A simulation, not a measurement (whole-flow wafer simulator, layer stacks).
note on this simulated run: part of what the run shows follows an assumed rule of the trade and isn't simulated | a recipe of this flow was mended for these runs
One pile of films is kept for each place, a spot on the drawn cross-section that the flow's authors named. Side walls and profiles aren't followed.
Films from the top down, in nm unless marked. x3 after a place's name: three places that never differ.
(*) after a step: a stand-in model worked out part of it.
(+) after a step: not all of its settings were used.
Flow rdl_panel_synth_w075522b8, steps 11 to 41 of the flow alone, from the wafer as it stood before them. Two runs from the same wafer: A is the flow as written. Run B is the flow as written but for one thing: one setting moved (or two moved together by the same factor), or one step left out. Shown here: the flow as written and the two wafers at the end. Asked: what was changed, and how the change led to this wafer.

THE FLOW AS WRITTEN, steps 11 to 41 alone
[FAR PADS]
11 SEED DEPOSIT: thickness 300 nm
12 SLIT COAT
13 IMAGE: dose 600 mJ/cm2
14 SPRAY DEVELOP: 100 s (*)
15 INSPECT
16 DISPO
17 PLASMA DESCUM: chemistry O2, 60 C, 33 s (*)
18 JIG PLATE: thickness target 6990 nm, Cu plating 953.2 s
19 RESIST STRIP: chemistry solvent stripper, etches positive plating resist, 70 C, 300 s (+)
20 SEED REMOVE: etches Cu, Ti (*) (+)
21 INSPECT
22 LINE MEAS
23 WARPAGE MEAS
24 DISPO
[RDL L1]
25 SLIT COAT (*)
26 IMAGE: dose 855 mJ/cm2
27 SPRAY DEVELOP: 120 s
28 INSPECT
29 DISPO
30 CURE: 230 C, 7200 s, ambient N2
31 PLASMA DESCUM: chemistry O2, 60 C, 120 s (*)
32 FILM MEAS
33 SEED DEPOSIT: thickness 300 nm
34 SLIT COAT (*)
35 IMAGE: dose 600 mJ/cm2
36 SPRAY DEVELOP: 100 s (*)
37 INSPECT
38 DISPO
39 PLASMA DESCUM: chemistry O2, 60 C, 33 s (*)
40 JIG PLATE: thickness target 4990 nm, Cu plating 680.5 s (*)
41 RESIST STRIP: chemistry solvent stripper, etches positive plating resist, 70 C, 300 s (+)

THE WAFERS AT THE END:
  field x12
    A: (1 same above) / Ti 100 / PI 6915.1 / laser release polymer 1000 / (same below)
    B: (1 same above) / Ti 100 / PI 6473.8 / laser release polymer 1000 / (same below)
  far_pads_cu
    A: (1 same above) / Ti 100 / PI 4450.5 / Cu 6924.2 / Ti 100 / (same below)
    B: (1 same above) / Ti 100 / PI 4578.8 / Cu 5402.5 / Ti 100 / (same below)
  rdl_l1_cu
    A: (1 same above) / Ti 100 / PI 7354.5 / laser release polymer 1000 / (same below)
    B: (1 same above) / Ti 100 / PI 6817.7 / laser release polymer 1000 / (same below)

The cause: step 18, JIG PLATE: Cu plating 746.4 s was run, where the flow has Cu plating 953.2 s.

How the change led to this, step by step:
  18 JIG PLATE: thickness target 6990 nm, Cu plating 953.2 s
      far_pads_cu, rdl_l1_land, rdl_l1_via: A Cu +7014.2 | B Cu +5492.5
  25 SLIT COAT (*)
      field x12, rdl_l1_rim x3: A PI +6915.1 (new film) | B PI +6473.8 (new film)
      far_pads_cu: A PI +4450.5 (new film) | B PI +4578.8 (new film)
      (and at 2 more places)
  34 SLIT COAT (*)
      rdl_l1_land: A ILINE-POS-THICK-GRADE-A +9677 (new film) | B ILINE-POS-THICK-GRADE-A +10.11 um (new film)
      far_pads_cu: A ILINE-POS-THICK-GRADE-A +10.3 um (new film) | B ILINE-POS-THICK-GRADE-A +10.74 um (new film)
      (and at 3 more places)
  36 SPRAY DEVELOP: 100 s (*)
      rdl_l1_land: A ILINE-POS-THICK-GRADE-A -9677 (all of it) | B ILINE-POS-THICK-GRADE-A -10.11 um (all of it)
      rdl_l1_cu: A ILINE-POS-THICK-GRADE-A -12.38 um (all of it) | B ILINE-POS-THICK-GRADE-A -12.58 um (all of it)
      (and at 1 more place)
  41 RESIST STRIP: chemistry solvent stripper, etches positive plating resist, 70 C, 300 s (+)
      far_pads_cu: A ILINE-POS-THICK-GRADE-A -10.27 um (all of it) | B ILINE-POS-THICK-GRADE-A -10.71 um (all of it)
      rdl_l1_space: A ILINE-POS-THICK-GRADE-A -12.36 um (all of it) | B ILINE-POS-THICK-GRADE-A -12.59 um (all of it)
